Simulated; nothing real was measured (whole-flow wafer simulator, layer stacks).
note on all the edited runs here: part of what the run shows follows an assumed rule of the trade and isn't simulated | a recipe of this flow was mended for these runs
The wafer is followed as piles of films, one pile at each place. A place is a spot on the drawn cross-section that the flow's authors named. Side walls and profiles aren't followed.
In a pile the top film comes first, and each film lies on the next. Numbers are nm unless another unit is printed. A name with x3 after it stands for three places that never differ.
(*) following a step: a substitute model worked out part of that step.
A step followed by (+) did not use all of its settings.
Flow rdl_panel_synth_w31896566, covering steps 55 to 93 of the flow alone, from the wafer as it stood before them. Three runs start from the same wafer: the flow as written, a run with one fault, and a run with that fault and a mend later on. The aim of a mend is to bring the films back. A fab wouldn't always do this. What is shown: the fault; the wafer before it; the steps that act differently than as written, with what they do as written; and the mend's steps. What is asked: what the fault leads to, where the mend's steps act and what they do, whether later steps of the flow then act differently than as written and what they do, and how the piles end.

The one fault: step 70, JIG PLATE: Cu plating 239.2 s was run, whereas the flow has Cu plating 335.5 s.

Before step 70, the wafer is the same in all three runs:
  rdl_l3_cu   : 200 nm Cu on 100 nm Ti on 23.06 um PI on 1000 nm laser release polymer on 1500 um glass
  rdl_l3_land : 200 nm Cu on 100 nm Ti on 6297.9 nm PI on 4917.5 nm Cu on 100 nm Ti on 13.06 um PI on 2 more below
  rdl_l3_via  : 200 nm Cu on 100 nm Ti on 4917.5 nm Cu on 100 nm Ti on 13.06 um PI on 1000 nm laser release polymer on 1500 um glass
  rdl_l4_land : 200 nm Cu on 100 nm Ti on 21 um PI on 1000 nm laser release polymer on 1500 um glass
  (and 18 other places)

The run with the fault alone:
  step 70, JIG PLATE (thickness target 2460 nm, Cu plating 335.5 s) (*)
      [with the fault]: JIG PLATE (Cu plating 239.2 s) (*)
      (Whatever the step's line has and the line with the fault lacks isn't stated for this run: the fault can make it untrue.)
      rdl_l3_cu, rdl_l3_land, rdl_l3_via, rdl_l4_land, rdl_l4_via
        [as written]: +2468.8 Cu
        [with the fault]: +1760.2 Cu
  Later steps of the flow acting differently than as written (1 more step, not shown, differs only slightly: by at most 2% or 0.5 nm, whichever is larger):
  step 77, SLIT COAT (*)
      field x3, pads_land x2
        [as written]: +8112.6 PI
        [with the fault]: +7631.8 PI
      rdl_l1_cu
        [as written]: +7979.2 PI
        [with the fault]: +7500.9 PI
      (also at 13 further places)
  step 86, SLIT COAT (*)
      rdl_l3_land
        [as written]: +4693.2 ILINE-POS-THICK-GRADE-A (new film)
        [with the fault]: +4901.9 ILINE-POS-THICK-GRADE-A (new film)
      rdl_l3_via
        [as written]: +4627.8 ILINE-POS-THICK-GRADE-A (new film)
        [with the fault]: +4906.3 ILINE-POS-THICK-GRADE-A (new film)
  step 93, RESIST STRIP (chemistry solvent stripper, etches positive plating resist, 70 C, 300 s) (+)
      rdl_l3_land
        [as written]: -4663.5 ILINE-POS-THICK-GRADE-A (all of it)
        [with the fault]: -4872.2 ILINE-POS-THICK-GRADE-A (all of it)
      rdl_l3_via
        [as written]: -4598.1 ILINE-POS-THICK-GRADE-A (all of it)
        [with the fault]: -4876.6 ILINE-POS-THICK-GRADE-A (all of it)
  By the end, the piles at rdl_l1_cu, rdl_l2_cu, rdl_l1_rim and 9 more depart from the flow's by more than 2% or 0.5 nm, whichever is larger.
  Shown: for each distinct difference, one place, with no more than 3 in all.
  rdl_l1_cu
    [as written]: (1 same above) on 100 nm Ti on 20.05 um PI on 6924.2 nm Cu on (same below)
    [with the fault]: (1 same above) on 100 nm Ti on 19.58 um PI on 6924.2 nm Cu on (same below)
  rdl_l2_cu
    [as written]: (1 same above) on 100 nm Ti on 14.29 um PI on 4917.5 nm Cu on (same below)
    [with the fault]: (1 same above) on 100 nm Ti on 13.8 um PI on 4917.5 nm Cu on (same below)
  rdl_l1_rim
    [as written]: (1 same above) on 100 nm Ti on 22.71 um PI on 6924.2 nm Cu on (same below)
    [with the fault]: (1 same above) on 100 nm Ti on 22.23 um PI on 6924.2 nm Cu on (same below)

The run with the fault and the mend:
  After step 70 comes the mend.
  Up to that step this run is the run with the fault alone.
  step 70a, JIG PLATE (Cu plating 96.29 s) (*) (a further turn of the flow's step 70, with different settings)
      rdl_l3_cu, rdl_l3_land, rdl_l3_via, rdl_l4_land, rdl_l4_via
        +708.6 Cu
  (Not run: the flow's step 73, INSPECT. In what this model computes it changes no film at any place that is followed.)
  Later steps of the flow that are run all act as written at every place that is followed, up to a difference of at most 2% or 0.5 nm, whichever is larger.
  The piles end only slightly different from the flow's at the places that both follow, by no more than 2% or 0.5 nm, whichever is larger.
